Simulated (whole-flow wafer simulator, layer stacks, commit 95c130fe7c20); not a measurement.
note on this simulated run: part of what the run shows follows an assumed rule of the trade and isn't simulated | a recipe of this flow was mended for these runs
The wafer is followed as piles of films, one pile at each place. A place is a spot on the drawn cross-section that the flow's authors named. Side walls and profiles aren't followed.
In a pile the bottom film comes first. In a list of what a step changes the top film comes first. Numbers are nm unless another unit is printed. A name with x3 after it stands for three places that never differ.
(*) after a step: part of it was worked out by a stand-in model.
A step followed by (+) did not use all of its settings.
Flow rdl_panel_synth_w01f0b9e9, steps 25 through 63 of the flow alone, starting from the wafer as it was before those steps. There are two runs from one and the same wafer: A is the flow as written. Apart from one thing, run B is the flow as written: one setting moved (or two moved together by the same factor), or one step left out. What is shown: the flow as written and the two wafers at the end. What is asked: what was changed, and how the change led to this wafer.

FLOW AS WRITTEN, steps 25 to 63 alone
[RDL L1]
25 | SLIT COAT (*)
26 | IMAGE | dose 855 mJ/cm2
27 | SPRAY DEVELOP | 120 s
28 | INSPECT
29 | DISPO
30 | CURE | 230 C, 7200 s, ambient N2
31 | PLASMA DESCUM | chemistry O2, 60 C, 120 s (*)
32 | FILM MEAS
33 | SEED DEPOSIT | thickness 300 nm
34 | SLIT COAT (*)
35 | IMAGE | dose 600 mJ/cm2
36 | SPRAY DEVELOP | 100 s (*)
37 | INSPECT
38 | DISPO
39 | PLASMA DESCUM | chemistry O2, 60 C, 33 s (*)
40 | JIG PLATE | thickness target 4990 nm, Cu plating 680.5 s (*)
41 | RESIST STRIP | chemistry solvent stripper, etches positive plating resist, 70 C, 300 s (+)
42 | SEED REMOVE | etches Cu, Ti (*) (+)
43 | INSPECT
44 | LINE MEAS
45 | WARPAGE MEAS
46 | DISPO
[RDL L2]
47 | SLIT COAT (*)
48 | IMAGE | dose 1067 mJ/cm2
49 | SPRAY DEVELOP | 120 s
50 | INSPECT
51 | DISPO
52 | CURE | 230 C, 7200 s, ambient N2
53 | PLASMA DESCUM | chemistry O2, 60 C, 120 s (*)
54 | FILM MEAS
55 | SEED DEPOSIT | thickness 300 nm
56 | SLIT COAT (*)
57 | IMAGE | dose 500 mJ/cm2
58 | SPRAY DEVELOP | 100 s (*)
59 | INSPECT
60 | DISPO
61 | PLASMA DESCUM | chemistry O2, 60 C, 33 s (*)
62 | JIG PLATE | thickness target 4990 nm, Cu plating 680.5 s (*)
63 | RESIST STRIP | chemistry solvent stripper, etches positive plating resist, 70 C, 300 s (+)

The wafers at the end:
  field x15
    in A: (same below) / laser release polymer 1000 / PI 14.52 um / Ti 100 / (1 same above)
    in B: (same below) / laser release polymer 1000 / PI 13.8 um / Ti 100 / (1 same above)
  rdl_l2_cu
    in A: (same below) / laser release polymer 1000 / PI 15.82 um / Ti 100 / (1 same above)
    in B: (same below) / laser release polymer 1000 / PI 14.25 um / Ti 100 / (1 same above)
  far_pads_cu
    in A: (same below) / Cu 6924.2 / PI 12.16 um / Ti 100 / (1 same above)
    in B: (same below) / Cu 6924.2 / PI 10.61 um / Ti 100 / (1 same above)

What caused this: step 40, JIG PLATE: Cu plating 240.9 s was run, while the flow as written has Cu plating 680.5 s.

Step by step, how the change led to this:
  40 | JIG PLATE | thickness target 4990 nm, Cu plating 680.5 s (*)
      rdl_l1_cu, rdl_l1_land, rdl_l1_via, rdl_l1_rim, rdl_l2_land, rdl_l2_via: A Cu gains 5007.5 | B Cu gains 1772.7
  47 | SLIT COAT (*)
      field x15, rdl_l2_rim x3: A PI gains 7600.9 | B PI gains 6882.7
      rdl_l2_cu, rdl_l2_space: A PI gains 8899.9 | B PI gains 7333.7
      (as well as at 6 more places)
  56 | SLIT COAT (*)
      rdl_l1_via: A ILINE-POS-THICK-GRADE-A gains 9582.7 (new film) | B ILINE-POS-THICK-GRADE-A gains 10.2 um (new film)
      far_pads_cu: A ILINE-POS-THICK-GRADE-A gains 9933.1 (new film) | B ILINE-POS-THICK-GRADE-A gains 9503.2 (new film)
      (as well as at 8 more places)
  58 | SPRAY DEVELOP | 100 s (*)
      rdl_l2_cu: A ILINE-POS-THICK-GRADE-A loses 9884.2 (all of it) | B ILINE-POS-THICK-GRADE-A loses 9452.8 (all of it)
      rdl_l2_land: A ILINE-POS-THICK-GRADE-A loses 7416.3 (all of it) | B ILINE-POS-THICK-GRADE-A loses 7906.7 (all of it)
      (as well as at 1 more place)
  63 | RESIST STRIP | chemistry solvent stripper, etches positive plating resist, 70 C, 300 s (+)
      rdl_l1_via: A ILINE-POS-THICK-GRADE-A loses 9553 (all of it) | B ILINE-POS-THICK-GRADE-A loses 10.17 um (all of it)
      far_pads_cu: A ILINE-POS-THICK-GRADE-A loses 9903.4 (all of it) | B ILINE-POS-THICK-GRADE-A loses 9473.5 (all of it)
      (as well as at 5 more places)
